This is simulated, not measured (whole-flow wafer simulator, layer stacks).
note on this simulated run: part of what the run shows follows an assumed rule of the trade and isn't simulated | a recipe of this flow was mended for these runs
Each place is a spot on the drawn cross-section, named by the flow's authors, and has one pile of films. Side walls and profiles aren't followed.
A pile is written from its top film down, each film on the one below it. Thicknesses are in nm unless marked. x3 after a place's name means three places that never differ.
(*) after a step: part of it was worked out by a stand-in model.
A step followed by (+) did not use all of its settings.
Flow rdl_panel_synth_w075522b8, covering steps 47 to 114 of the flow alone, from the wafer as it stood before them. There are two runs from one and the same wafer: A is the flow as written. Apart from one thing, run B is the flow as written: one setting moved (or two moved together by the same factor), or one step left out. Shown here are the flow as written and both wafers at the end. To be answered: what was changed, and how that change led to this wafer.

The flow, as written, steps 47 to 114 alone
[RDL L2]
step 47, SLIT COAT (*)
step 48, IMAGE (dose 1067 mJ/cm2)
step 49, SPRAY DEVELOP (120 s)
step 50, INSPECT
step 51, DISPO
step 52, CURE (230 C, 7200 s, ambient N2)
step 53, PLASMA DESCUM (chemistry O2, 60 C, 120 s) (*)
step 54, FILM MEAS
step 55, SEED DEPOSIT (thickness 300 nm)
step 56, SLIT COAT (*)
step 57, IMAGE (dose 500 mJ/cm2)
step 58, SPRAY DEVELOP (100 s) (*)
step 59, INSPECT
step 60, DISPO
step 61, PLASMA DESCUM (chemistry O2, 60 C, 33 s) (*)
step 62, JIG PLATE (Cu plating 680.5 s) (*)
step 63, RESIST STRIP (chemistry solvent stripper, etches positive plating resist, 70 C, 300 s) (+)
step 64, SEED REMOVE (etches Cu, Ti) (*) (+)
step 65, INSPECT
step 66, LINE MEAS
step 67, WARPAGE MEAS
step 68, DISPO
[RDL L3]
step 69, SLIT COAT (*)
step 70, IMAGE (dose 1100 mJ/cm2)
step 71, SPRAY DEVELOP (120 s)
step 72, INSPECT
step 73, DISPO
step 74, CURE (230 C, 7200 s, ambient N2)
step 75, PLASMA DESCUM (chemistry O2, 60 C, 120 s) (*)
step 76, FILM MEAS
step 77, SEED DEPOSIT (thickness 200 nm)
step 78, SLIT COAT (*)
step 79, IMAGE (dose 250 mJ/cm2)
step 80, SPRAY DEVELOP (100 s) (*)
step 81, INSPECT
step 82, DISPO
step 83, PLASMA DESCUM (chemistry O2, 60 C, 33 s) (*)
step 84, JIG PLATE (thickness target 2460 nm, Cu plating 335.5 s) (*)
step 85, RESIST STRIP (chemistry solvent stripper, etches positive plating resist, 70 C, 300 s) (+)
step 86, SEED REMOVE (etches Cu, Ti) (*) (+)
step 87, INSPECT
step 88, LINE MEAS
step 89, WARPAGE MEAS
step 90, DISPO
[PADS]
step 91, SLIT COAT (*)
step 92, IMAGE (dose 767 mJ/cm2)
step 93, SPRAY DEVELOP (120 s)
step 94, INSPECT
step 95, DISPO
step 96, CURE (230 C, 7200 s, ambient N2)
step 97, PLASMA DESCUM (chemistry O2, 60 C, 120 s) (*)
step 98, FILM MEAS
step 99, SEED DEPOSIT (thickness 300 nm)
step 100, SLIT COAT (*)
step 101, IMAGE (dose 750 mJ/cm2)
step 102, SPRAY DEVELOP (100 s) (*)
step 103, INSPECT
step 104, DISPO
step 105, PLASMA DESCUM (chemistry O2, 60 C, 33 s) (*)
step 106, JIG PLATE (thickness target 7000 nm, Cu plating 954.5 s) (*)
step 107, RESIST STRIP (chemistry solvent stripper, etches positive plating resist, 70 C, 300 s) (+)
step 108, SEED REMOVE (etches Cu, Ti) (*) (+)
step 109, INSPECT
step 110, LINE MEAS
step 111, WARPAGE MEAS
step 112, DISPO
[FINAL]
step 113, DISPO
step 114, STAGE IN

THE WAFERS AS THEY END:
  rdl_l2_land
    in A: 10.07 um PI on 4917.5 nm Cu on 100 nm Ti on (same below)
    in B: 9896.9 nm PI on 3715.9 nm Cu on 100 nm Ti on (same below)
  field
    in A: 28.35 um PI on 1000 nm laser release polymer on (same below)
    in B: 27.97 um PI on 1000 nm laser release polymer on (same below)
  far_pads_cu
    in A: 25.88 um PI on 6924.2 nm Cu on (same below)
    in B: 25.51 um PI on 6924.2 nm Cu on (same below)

Cause: step 62, JIG PLATE: Cu plating 517.2 s was run, whereas the flow has Cu plating 680.5 s.

How this came from the change, step by step:
  step 62, JIG PLATE (Cu plating 680.5 s) (*)
      rdl_l2_cu, rdl_l2_land, rdl_l2_via, rdl_l2_rim, rdl_l3_land, rdl_l3_via: A +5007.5 Cu | B +3805.9 Cu
  step 69, SLIT COAT (*)
      rdl_l2_space: A +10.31 um PI | B +9359 PI
      field, pads_cu, pads_space, pads_land, pads_via: A +7936.4 PI | B +7563.3 PI
      (and at 12 other places as well)
  step 78, SLIT COAT (*)
      rdl_l2_space: A +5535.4 ILINE-POS-THICK-GRADE-A (new film) | B +5361.4 ILINE-POS-THICK-GRADE-A (new film)
      rdl_l1_rim: A +5099.6 ILINE-POS-THICK-GRADE-A (new film) | B +4927.5 ILINE-POS-THICK-GRADE-A (new film)
      (and at 3 other places as well)
  step 80, SPRAY DEVELOP (100 s) (*)
      rdl_l3_land: A -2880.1 ILINE-POS-THICK-GRADE-A (all of it) | B -2956 ILINE-POS-THICK-GRADE-A (all of it)
  step 85, RESIST STRIP (chemistry solvent stripper, etches positive plating resist, 70 C, 300 s) (+)
      rdl_l2_space: A -5505.7 ILINE-POS-THICK-GRADE-A (all of it) | B -5331.7 ILINE-POS-THICK-GRADE-A (all of it)
      rdl_l1_rim: A -5069.9 ILINE-POS-THICK-GRADE-A (all of it) | B -4897.8 ILINE-POS-THICK-GRADE-A (all of it)
      (and at 2 other places as well)
  step 91, SLIT COAT (*)
      rdl_l2_space: A +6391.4 PI | B +6230.9 PI
      rdl_l1_rim: A +5990.4 PI | B +5822.1 PI
      (and at 2 other places as well)
  step 100, SLIT COAT (*)
      far_pads_cu: A +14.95 um ILINE-POS-THICK-GRADE-A (new film) | B +14.94 um ILINE-POS-THICK-GRADE-A (new film)
      rdl_l1_space: A +15.28 um ILINE-POS-THICK-GRADE-A (new film) | B +15.29 um ILINE-POS-THICK-GRADE-A (new film)
      (and at 10 other places as well)
  step 107, RESIST STRIP (chemistry solvent stripper, etches positive plating resist, 70 C, 300 s) (+)
      rdl_l1_space: A -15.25 um ILINE-POS-THICK-GRADE-A (all of it) | B -15.26 um ILINE-POS-THICK-GRADE-A (all of it)
      rdl_l1_via: A -14.68 um ILINE-POS-THICK-GRADE-A (all of it) | B -14.67 um ILINE-POS-THICK-GRADE-A (all of it)
      (and at 10 other places as well)
